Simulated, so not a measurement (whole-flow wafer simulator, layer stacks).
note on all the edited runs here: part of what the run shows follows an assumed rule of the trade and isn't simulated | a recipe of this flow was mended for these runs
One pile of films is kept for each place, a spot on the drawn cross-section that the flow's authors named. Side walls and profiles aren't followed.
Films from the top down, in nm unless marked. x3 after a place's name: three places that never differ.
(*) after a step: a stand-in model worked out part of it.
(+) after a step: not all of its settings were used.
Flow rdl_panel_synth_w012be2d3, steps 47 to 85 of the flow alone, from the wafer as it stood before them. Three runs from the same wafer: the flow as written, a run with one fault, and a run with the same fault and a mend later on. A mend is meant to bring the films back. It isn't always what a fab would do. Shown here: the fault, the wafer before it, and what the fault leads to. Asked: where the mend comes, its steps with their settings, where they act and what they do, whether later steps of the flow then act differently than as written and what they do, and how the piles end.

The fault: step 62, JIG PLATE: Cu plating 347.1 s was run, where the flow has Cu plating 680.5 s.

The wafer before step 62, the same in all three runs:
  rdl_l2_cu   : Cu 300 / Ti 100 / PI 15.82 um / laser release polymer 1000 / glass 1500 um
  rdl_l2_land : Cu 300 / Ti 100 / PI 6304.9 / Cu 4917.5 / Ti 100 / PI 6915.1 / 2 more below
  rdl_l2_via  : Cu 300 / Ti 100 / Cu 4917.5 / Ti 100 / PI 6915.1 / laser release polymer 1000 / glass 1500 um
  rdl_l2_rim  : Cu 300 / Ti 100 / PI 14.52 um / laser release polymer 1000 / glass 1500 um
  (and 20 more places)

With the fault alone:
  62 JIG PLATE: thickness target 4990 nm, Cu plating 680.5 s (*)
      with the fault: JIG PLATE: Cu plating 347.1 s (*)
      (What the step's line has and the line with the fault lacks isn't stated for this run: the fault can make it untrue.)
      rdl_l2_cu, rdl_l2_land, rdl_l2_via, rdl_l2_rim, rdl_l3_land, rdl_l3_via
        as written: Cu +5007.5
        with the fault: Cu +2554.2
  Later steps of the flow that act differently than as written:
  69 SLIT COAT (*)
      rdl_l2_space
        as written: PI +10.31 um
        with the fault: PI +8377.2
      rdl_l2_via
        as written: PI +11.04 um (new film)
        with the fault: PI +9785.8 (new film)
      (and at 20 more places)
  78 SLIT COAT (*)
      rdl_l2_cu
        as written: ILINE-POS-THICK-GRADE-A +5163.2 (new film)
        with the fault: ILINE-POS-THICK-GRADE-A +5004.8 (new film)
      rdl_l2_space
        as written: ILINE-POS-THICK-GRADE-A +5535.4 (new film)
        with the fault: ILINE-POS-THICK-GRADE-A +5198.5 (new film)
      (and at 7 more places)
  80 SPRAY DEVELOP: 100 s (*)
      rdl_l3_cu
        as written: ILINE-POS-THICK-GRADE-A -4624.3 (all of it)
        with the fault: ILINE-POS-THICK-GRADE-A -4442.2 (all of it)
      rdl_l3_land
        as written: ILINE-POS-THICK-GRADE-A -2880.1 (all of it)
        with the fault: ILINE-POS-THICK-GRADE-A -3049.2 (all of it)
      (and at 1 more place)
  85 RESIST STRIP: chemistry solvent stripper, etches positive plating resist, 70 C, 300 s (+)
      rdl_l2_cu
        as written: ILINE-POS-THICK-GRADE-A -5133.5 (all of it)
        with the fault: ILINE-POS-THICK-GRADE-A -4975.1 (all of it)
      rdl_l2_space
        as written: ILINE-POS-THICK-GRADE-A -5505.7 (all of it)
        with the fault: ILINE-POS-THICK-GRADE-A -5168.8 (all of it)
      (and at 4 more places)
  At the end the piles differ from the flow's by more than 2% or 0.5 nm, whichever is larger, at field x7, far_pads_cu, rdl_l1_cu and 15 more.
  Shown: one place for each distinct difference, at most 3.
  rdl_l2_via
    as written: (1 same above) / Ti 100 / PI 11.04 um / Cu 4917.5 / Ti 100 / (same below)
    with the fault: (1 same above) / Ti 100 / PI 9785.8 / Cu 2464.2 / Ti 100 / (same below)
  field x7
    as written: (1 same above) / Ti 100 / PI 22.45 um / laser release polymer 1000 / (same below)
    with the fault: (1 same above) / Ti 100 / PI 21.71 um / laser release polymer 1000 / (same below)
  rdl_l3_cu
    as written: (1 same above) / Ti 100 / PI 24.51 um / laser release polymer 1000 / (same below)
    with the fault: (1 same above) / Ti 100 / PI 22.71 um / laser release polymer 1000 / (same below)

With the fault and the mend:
  The mend comes after step 62.
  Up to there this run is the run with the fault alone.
  62a JIG PLATE: Cu plating 333.4 s (*) (the flow's step 62 once more, with other settings)
      rdl_l2_cu, rdl_l2_land, rdl_l2_via, rdl_l2_rim, rdl_l3_land, rdl_l3_via
        Cu +2453.4
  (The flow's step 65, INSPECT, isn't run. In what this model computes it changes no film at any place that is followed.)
  No later step of the flow acts differently than as written at any place that is followed.
  At the end the piles are the same as the flow's at every place that both follow.
